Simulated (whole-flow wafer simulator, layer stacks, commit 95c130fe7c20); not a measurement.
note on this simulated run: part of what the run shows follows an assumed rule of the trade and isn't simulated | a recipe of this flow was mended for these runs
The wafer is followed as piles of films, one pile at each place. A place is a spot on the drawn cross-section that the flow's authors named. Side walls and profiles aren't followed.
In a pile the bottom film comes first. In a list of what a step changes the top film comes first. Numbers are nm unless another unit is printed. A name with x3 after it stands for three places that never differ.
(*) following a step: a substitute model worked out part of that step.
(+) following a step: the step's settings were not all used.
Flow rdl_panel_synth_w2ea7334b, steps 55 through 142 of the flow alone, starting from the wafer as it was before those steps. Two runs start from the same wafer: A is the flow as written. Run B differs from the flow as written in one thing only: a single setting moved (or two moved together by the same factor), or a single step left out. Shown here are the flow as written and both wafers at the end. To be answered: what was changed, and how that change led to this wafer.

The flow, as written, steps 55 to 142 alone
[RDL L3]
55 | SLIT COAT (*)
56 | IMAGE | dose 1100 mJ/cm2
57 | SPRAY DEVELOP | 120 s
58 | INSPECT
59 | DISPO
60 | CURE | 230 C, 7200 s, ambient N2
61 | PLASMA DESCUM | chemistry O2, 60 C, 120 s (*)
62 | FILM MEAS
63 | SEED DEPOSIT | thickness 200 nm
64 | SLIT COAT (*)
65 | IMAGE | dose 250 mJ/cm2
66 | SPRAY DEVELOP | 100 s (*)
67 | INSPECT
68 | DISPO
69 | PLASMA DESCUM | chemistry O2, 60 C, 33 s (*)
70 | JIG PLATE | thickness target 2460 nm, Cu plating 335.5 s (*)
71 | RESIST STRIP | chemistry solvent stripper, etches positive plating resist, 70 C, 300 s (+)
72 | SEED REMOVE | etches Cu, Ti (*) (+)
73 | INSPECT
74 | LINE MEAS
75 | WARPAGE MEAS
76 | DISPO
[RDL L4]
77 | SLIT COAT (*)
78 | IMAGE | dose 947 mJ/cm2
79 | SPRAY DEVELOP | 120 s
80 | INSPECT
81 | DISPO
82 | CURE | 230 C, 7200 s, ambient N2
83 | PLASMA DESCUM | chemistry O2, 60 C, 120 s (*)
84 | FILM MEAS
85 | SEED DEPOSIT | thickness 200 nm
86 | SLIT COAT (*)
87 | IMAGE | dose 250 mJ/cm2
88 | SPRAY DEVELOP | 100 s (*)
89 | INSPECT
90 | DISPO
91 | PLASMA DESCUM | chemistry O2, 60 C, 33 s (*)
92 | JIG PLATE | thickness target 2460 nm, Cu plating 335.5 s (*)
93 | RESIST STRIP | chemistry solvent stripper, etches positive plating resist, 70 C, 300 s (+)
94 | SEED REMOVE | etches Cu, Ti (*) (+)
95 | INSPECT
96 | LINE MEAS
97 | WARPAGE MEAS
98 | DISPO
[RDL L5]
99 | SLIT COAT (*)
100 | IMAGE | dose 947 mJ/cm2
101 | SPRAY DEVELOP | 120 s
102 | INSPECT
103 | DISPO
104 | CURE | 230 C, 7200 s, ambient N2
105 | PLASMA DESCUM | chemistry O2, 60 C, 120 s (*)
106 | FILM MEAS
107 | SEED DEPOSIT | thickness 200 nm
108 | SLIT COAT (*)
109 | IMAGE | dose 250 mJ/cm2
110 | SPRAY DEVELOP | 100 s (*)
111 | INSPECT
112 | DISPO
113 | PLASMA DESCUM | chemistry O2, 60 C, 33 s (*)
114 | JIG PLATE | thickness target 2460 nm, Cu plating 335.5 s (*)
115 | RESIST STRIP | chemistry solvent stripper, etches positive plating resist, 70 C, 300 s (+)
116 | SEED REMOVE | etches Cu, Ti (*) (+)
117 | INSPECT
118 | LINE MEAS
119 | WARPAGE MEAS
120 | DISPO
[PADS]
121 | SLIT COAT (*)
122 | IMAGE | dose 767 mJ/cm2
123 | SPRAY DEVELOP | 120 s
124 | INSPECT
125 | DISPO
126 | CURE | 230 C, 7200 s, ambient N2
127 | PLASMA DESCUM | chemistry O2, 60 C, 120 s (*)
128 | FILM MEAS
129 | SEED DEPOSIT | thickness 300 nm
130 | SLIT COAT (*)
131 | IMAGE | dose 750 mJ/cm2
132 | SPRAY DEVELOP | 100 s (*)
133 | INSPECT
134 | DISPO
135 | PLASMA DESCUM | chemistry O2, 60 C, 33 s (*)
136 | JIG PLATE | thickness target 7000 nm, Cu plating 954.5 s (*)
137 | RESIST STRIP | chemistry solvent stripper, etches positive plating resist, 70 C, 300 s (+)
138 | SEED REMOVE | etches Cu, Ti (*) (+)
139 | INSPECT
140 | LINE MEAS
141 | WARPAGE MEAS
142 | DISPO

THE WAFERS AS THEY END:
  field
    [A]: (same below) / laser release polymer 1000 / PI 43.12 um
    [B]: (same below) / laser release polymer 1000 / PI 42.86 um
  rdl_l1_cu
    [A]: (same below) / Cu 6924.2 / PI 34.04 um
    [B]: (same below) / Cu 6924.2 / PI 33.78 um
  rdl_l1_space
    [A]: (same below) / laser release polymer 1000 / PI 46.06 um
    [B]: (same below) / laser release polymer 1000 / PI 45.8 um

The reason: step 70, JIG PLATE: Cu plating 285.2 s was run, though the flow has Cu plating 335.5 s.

How this came from the change, step by step:
  70 | JIG PLATE | thickness target 2460 nm, Cu plating 335.5 s (*)
      rdl_l3_cu, rdl_l3_land, rdl_l3_via, rdl_l4_land, rdl_l4_via: A +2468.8 Cu | B +2098.7 Cu
  77 | SLIT COAT (*)
      field, rdl_l5_cu, rdl_l5_space and 6 more: A +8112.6 PI | B +7859.1 PI
      rdl_l1_cu: A +7979.2 PI | B +7727 PI
      (as well as at 13 more places)
  86 | SLIT COAT (*)
      rdl_l3_land: A +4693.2 ILINE-POS-THICK-GRADE-A (new film) | B +4809.5 ILINE-POS-THICK-GRADE-A (new film)
      rdl_l3_via: A +4627.8 ILINE-POS-THICK-GRADE-A (new film) | B +4774.2 ILINE-POS-THICK-GRADE-A (new film)
  93 | RESIST STRIP | chemistry solvent stripper, etches positive plating resist, 70 C, 300 s (+)
      rdl_l3_land: A -4663.5 ILINE-POS-THICK-GRADE-A (all of it) | B -4779.8 ILINE-POS-THICK-GRADE-A (all of it)
      rdl_l3_via: A -4598.1 ILINE-POS-THICK-GRADE-A (all of it) | B -4744.5 ILINE-POS-THICK-GRADE-A (all of it)
  99 | SLIT COAT (*)
      rdl_l3_via: A +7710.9 PI | B +7870 PI
      rdl_l4_via: A +12.41 um PI (new film) | B +12.46 um PI (new film)
  130 | SLIT COAT (*)
      rdl_l2_cu, rdl_l2_space: A +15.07 um ILINE-POS-THICK-GRADE-A (new film) | B +15.08 um ILINE-POS-THICK-GRADE-A (new film)
      rdl_l2_rim: A +14.97 um ILINE-POS-THICK-GRADE-A (new film) | B +14.98 um ILINE-POS-THICK-GRADE-A (new film)
      (as well as at 3 more places)
  137 | RESIST STRIP | chemistry solvent stripper, etches positive plating resist, 70 C, 300 s (+)
      rdl_l2_rim: A -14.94 um ILINE-POS-THICK-GRADE-A (all of it) | B -14.95 um ILINE-POS-THICK-GRADE-A (all of it)
      rdl_l3_land: A -14.92 um ILINE-POS-THICK-GRADE-A (all of it) | B -14.94 um ILINE-POS-THICK-GRADE-A (all of it)
      (as well as at 2 more places)
